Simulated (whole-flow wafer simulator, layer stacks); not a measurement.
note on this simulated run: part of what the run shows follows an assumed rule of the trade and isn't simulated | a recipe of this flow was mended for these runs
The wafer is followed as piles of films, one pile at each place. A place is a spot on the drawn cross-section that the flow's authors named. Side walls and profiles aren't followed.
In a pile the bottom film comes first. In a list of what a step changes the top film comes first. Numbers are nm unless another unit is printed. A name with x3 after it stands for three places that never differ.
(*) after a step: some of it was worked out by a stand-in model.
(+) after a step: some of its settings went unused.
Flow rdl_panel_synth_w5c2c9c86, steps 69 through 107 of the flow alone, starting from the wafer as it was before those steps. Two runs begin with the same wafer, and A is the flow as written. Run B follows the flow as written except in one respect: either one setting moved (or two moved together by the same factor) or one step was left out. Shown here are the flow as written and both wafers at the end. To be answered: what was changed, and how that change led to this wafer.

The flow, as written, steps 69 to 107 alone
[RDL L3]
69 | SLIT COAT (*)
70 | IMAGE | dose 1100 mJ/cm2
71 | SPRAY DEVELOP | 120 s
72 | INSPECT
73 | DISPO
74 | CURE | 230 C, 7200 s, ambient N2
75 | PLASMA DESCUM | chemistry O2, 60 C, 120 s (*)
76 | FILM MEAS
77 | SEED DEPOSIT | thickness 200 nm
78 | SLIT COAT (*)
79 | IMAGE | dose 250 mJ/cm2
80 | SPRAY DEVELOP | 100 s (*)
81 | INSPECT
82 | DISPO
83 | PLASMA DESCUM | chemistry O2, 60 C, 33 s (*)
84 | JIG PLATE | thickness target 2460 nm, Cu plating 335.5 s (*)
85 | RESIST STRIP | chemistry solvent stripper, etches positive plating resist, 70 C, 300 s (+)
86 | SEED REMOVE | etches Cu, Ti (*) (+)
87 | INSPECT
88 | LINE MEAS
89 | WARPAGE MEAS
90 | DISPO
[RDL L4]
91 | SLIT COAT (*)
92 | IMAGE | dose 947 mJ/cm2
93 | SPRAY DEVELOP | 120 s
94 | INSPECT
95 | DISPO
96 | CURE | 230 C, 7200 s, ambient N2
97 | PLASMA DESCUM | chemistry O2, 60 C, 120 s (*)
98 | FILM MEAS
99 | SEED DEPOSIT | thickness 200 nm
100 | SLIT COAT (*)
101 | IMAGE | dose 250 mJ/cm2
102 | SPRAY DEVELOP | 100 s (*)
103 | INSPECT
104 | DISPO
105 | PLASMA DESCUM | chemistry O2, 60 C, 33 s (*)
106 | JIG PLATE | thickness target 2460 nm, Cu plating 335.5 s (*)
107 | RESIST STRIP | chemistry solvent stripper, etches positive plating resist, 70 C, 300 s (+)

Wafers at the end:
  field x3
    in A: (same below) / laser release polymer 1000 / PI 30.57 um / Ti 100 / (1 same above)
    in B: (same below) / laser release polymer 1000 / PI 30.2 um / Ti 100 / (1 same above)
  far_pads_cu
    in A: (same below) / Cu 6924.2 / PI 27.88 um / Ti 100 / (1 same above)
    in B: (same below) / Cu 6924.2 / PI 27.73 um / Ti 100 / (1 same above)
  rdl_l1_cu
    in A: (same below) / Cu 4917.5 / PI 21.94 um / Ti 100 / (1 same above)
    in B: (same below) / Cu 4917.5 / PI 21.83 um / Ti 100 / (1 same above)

Cause: step 84, JIG PLATE: Cu plating 262 s was run, though the flow has Cu plating 335.5 s.

The path from the change to this, step by step:
  84 | JIG PLATE | thickness target 2460 nm, Cu plating 335.5 s (*)
      rdl_l3_cu, rdl_l3_land, rdl_l3_via, rdl_l4_land, rdl_l4_via: A Cu gains 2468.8 | B Cu gains 1928
  91 | SLIT COAT (*)
      field x3, pads_land x2: A PI gains 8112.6 | B PI gains 7743.9
      rdl_l2_cu: A PI gains 8241.4 | B PI gains 7870.6
      (as well as at 10 more places)
  100 | SLIT COAT (*)
      rdl_l3_land: A ILINE-POS-THICK-GRADE-A gains 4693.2 (new film) | B ILINE-POS-THICK-GRADE-A gains 4856 (new film)
      rdl_l3_via: A ILINE-POS-THICK-GRADE-A gains 4627.8 (new film) | B ILINE-POS-THICK-GRADE-A gains 4844 (new film)
  107 | RESIST STRIP | chemistry solvent stripper, etches positive plating resist, 70 C, 300 s (+)
      rdl_l3_land: A ILINE-POS-THICK-GRADE-A loses 4663.5 (all of it) | B ILINE-POS-THICK-GRADE-A loses 4826.3 (all of it)
      rdl_l3_via: A ILINE-POS-THICK-GRADE-A loses 4598.1 (all of it) | B ILINE-POS-THICK-GRADE-A loses 4814.3 (all of it)
